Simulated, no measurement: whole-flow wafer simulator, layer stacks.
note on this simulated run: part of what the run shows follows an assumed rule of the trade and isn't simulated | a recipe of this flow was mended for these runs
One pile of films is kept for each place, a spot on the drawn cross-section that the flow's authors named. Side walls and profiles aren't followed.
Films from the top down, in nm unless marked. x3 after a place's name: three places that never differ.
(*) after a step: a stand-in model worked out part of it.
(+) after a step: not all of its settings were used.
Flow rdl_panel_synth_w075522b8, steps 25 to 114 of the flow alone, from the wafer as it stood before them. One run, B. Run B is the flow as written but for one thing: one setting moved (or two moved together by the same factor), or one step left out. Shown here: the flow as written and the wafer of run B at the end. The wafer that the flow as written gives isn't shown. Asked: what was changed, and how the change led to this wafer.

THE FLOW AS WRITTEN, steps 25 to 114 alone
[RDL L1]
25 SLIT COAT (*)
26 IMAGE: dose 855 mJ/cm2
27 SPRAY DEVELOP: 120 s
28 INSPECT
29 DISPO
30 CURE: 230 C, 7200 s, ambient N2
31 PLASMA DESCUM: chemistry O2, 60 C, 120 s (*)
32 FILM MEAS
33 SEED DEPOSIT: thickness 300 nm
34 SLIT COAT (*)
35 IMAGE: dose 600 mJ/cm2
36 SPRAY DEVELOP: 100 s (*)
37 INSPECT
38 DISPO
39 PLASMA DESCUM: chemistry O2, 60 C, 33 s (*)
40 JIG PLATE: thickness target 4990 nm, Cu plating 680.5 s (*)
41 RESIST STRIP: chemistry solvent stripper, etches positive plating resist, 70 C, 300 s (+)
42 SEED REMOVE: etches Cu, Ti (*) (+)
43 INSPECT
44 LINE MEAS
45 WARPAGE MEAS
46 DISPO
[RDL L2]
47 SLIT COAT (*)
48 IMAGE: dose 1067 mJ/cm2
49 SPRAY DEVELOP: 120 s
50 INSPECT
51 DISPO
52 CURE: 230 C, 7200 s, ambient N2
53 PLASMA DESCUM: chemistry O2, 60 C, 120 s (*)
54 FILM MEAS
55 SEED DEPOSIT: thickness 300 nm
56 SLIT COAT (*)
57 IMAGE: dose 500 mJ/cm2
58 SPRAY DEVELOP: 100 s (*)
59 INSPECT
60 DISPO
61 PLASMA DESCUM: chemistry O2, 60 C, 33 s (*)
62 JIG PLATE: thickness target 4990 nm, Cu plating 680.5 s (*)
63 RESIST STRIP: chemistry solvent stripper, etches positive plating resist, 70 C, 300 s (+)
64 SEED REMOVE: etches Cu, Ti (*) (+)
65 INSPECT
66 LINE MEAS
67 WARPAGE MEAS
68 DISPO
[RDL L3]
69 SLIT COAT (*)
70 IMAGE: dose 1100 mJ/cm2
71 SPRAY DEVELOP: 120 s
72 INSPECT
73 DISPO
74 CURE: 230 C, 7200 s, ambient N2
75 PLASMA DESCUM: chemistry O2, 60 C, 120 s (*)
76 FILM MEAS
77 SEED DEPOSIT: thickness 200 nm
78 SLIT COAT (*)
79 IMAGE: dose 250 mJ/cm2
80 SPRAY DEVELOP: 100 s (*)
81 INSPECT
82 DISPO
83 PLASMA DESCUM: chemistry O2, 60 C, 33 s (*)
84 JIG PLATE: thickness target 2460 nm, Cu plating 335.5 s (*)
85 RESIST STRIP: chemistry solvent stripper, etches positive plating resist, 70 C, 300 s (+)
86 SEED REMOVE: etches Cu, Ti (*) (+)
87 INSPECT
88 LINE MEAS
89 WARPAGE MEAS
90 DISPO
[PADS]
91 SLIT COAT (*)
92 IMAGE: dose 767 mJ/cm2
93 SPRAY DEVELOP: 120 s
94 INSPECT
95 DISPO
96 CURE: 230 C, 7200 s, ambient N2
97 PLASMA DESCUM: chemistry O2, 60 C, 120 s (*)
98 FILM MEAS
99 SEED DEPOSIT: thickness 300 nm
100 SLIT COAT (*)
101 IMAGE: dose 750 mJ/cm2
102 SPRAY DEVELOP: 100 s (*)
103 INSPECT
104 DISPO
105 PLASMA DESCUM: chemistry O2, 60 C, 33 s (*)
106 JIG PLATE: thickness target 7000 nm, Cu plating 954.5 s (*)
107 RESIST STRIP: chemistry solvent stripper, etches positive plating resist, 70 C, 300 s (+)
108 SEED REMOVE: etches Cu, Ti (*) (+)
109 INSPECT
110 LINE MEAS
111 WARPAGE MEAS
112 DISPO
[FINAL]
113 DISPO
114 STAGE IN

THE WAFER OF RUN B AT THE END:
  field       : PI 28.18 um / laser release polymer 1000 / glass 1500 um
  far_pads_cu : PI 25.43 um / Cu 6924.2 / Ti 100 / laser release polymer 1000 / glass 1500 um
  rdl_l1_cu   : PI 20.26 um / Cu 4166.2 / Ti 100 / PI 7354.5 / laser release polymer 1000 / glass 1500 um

The cause: step 40, JIG PLATE: Cu plating 578.4 s was run, where the flow has Cu plating 680.5 s.

How the change led to this, step by step:
  40 JIG PLATE: thickness target 4990 nm, Cu plating 680.5 s (*)
      rdl_l1_cu, rdl_l1_land, rdl_l1_via, rdl_l1_rim, rdl_l2_land, rdl_l2_via: Cu +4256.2 (as written it would be: Cu +5007.5)
  47 SLIT COAT (*)
      field, rdl_l3_cu, rdl_l3_space and 7 more: PI +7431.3 (as written it would be: PI +7600.9)
      rdl_l2_cu, rdl_l2_space: PI +8529.9 (as written it would be: PI +8899.9)
      (and at 5 more places)
  56 SLIT COAT (*)
      rdl_l1_cu: ILINE-POS-THICK-GRADE-A +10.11 um (new film) (as written it would be: ILINE-POS-THICK-GRADE-A +10.04 um (new film))
      rdl_l1_space: ILINE-POS-THICK-GRADE-A +10.96 um (new film) (as written it would be: ILINE-POS-THICK-GRADE-A +11.02 um (new film))
      (and at 1 more place)
  58 SPRAY DEVELOP: 100 s (*)
      rdl_l2_via: ILINE-POS-THICK-GRADE-A -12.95 um (all of it) (as written it would be: ILINE-POS-THICK-GRADE-A -12.83 um (all of it))
  63 RESIST STRIP: chemistry solvent stripper, etches positive plating resist, 70 C, 300 s (+)
      rdl_l1_cu: ILINE-POS-THICK-GRADE-A -10.08 um (all of it) (as written it would be: ILINE-POS-THICK-GRADE-A -10.01 um (all of it))
      rdl_l1_space: ILINE-POS-THICK-GRADE-A -10.93 um (all of it) (as written it would be: ILINE-POS-THICK-GRADE-A -10.99 um (all of it))
  69 SLIT COAT (*)
      rdl_l2_space: PI +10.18 um (as written it would be: PI +10.31 um)
      rdl_l2_via: PI +11.15 um (new film) (as written it would be: PI +11.04 um (new film))
  100 SLIT COAT (*)
      far_pads_cu: ILINE-POS-THICK-GRADE-A +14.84 um (new film) (as written it would be: ILINE-POS-THICK-GRADE-A +14.95 um (new film))
      rdl_l1_cu: ILINE-POS-THICK-GRADE-A +15.1 um (new film) (as written it would be: ILINE-POS-THICK-GRADE-A +15.24 um (new film))
      (and at 8 more places)
  107 RESIST STRIP: chemistry solvent stripper, etches positive plating resist, 70 C, 300 s (+)
      far_pads_cu: ILINE-POS-THICK-GRADE-A -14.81 um (all of it) (as written it would be: ILINE-POS-THICK-GRADE-A -14.92 um (all of it))
      rdl_l1_cu: ILINE-POS-THICK-GRADE-A -15.07 um (all of it) (as written it would be: ILINE-POS-THICK-GRADE-A -15.21 um (all of it))
      (and at 8 more places)
